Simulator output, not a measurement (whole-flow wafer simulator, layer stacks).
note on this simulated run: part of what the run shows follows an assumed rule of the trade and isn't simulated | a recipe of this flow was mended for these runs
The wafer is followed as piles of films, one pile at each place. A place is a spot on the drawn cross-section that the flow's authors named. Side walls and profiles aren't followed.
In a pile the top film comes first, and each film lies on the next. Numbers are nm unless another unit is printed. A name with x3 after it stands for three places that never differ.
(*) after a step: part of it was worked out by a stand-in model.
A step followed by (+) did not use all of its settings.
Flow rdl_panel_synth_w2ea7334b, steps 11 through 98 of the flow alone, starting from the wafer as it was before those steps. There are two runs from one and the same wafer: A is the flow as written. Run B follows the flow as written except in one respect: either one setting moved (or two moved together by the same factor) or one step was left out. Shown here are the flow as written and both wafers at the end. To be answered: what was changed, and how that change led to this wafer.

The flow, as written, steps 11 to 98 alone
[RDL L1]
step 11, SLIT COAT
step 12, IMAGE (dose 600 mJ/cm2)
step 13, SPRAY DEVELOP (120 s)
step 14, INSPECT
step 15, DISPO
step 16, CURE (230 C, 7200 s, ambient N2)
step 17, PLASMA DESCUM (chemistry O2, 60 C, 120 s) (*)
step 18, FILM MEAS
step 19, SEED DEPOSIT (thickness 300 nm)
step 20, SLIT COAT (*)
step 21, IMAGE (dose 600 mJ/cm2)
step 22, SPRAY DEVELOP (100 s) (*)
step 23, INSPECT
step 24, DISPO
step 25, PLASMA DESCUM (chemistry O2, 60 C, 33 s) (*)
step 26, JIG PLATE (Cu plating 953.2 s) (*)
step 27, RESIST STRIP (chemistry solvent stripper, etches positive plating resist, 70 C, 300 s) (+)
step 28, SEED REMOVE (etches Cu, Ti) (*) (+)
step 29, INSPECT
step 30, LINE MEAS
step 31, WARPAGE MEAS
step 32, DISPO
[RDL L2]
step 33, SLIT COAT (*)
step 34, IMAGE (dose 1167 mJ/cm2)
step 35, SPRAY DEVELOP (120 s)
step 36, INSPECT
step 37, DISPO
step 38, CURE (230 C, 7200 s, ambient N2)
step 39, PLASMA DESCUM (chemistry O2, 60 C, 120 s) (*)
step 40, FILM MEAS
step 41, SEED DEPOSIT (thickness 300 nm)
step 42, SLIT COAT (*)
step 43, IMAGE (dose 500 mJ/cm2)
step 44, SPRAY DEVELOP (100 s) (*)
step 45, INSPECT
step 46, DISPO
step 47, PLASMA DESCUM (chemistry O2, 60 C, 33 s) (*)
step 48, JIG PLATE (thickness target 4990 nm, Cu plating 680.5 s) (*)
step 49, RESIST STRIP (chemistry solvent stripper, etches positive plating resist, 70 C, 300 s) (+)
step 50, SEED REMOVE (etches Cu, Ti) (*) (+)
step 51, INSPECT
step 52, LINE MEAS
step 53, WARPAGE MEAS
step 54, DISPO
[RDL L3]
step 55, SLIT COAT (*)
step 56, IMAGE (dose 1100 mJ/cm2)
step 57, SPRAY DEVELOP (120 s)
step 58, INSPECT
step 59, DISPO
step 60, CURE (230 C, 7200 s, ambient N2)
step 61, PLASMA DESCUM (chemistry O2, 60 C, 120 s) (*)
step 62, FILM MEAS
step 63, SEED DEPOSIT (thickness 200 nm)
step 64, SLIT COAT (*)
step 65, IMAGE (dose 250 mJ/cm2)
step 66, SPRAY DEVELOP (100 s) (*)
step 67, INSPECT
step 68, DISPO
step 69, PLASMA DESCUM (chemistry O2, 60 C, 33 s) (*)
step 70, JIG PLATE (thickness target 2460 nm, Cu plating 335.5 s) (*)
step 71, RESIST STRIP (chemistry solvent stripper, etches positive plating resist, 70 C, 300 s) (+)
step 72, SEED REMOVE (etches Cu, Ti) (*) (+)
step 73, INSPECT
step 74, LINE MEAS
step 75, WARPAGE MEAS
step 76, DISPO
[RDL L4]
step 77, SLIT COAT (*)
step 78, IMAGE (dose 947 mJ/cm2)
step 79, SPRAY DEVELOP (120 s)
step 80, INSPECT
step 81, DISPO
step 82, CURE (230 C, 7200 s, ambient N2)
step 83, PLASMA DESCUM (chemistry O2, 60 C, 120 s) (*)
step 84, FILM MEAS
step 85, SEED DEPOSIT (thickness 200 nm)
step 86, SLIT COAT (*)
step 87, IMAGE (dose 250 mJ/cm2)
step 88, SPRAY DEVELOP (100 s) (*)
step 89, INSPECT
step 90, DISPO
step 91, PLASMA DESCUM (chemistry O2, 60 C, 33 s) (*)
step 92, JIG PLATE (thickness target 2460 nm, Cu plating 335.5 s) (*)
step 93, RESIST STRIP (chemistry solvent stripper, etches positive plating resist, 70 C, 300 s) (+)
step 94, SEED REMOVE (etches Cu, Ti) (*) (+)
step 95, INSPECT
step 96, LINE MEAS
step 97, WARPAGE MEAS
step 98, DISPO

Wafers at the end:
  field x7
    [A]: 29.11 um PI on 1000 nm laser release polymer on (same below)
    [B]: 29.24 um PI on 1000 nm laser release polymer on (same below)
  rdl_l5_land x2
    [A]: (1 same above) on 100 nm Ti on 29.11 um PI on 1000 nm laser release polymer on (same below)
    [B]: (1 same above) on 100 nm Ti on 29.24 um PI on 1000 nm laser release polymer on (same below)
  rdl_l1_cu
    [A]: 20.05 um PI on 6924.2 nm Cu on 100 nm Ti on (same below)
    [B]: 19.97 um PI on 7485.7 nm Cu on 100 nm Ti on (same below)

What caused this: step 26, JIG PLATE: Cu plating 1030 s was run, while the flow as written has Cu plating 953.2 s.

How this came from the change, step by step:
  step 26, JIG PLATE (Cu plating 953.2 s) (*)
      rdl_l1_cu, rdl_l1_via, rdl_l1_rim, rdl_l2_land, rdl_l2_via: A Cu gains 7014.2 | B Cu gains 7575.7
  step 33, SLIT COAT (*)
      rdl_l2_cu, rdl_l2_space: A PI gains 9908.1 | B PI gains 10.2 um
      rdl_l1_cu: A PI gains 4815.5 (new film) | B PI gains 4718.9 (new film)
      (as well as at 1 more place)
  step 42, SLIT COAT (*)
      rdl_l2_cu, rdl_l2_space: A ILINE-POS-THICK-GRADE-A gains 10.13 um (new film) | B ILINE-POS-THICK-GRADE-A gains 10.19 um (new film)
      rdl_l1_space: A ILINE-POS-THICK-GRADE-A gains 10.52 um (new film) | B ILINE-POS-THICK-GRADE-A gains 10.59 um (new film)
      (as well as at 2 more places)
  step 44, SPRAY DEVELOP (100 s) (*)
      rdl_l2_cu: A ILINE-POS-THICK-GRADE-A loses 10.13 um (all of it) | B ILINE-POS-THICK-GRADE-A loses 10.19 um (all of it)
      rdl_l2_via: A ILINE-POS-THICK-GRADE-A loses 12.5 um (all of it) | B ILINE-POS-THICK-GRADE-A loses 12.41 um (all of it)
  step 49, RESIST STRIP (chemistry solvent stripper, etches positive plating resist, 70 C, 300 s) (+)
      rdl_l1_via: A ILINE-POS-THICK-GRADE-A loses 10.05 um (all of it) | B ILINE-POS-THICK-GRADE-A loses 9973.9 (all of it)
      rdl_l1_space: A ILINE-POS-THICK-GRADE-A loses 10.49 um (all of it) | B ILINE-POS-THICK-GRADE-A loses 10.56 um (all of it)
      (as well as at 1 more place)
  step 55, SLIT COAT (*)
      rdl_l2_space: A PI gains 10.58 um | B PI gains 10.64 um
      rdl_l2_via: A PI gains 10.74 um (new film) | B PI gains 10.66 um (new film)
